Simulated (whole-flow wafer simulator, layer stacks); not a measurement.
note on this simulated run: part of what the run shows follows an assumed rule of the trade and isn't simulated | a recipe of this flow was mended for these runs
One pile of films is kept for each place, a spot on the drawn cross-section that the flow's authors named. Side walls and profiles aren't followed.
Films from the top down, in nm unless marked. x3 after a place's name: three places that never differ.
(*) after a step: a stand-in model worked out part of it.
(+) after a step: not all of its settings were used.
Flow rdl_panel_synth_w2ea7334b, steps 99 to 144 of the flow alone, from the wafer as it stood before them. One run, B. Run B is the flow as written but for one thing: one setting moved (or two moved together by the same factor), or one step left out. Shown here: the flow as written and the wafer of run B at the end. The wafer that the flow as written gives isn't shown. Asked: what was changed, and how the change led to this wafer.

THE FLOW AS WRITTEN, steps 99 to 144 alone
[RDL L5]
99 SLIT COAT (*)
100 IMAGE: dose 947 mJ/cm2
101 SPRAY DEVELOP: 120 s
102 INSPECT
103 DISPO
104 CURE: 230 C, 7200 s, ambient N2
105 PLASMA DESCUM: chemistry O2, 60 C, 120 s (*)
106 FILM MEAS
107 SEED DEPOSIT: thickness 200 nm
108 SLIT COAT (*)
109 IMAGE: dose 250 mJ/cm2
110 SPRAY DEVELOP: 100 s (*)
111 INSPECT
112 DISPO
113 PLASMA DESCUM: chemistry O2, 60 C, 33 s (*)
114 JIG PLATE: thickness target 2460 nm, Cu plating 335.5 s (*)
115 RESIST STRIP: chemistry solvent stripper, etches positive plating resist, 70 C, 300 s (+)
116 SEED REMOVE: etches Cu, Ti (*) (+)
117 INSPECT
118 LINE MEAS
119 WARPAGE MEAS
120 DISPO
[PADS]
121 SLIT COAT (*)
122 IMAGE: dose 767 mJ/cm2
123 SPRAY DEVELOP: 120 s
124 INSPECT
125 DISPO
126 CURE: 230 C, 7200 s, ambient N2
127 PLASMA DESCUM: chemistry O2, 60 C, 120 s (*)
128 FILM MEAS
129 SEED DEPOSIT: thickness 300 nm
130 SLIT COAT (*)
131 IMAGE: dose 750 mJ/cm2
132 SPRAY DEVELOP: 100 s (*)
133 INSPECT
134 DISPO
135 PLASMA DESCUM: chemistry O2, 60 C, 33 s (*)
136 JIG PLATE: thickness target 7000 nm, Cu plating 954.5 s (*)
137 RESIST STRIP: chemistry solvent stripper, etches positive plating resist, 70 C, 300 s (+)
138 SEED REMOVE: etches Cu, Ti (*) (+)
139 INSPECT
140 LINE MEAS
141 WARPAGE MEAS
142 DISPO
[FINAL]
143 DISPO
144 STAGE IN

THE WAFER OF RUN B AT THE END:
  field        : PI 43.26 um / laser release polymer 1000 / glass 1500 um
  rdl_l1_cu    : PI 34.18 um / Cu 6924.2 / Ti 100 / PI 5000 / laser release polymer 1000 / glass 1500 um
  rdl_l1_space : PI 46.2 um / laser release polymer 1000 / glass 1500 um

The cause: step 114, JIG PLATE: Cu plating 385.8 s was run, where the flow has Cu plating 335.5 s.

How the change led to this, step by step:
  114 JIG PLATE: thickness target 2460 nm, Cu plating 335.5 s (*)
      rdl_l5_cu, rdl_l5_land, rdl_l5_via, pads_land, pads_via: Cu +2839 (as written it would be: Cu +2468.8)
  121 SLIT COAT (*)
      rdl_l2_cu, rdl_l2_space: PI +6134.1 (as written it would be: PI +5993.4)
      field: PI +6034 (as written it would be: PI +5893.8)
      (and at 20 more places)
  130 SLIT COAT (*)
      rdl_l5_cu: ILINE-POS-THICK-GRADE-A +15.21 um (new film) (as written it would be: ILINE-POS-THICK-GRADE-A +15.12 um (new film))
      rdl_l5_space: ILINE-POS-THICK-GRADE-A +15.2 um (new film) (as written it would be: ILINE-POS-THICK-GRADE-A +15.12 um (new film))
      (and at 6 more places)
  132 SPRAY DEVELOP: 100 s (*)
      pads_cu: ILINE-POS-THICK-GRADE-A -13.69 um (all of it) (as written it would be: ILINE-POS-THICK-GRADE-A -13.68 um (all of it))
      pads_land: ILINE-POS-THICK-GRADE-A -13.08 um (all of it) (as written it would be: ILINE-POS-THICK-GRADE-A -13.11 um (all of it))
      (and at 1 more place)
  137 RESIST STRIP: chemistry solvent stripper, etches positive plating resist, 70 C, 300 s (+)
      rdl_l2_cu, rdl_l2_space: ILINE-POS-THICK-GRADE-A -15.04 um (all of it) (as written it would be: ILINE-POS-THICK-GRADE-A -15.05 um (all of it))
      rdl_l5_cu: ILINE-POS-THICK-GRADE-A -15.18 um (all of it) (as written it would be: ILINE-POS-THICK-GRADE-A -15.09 um (all of it))
      (and at 4 more places)
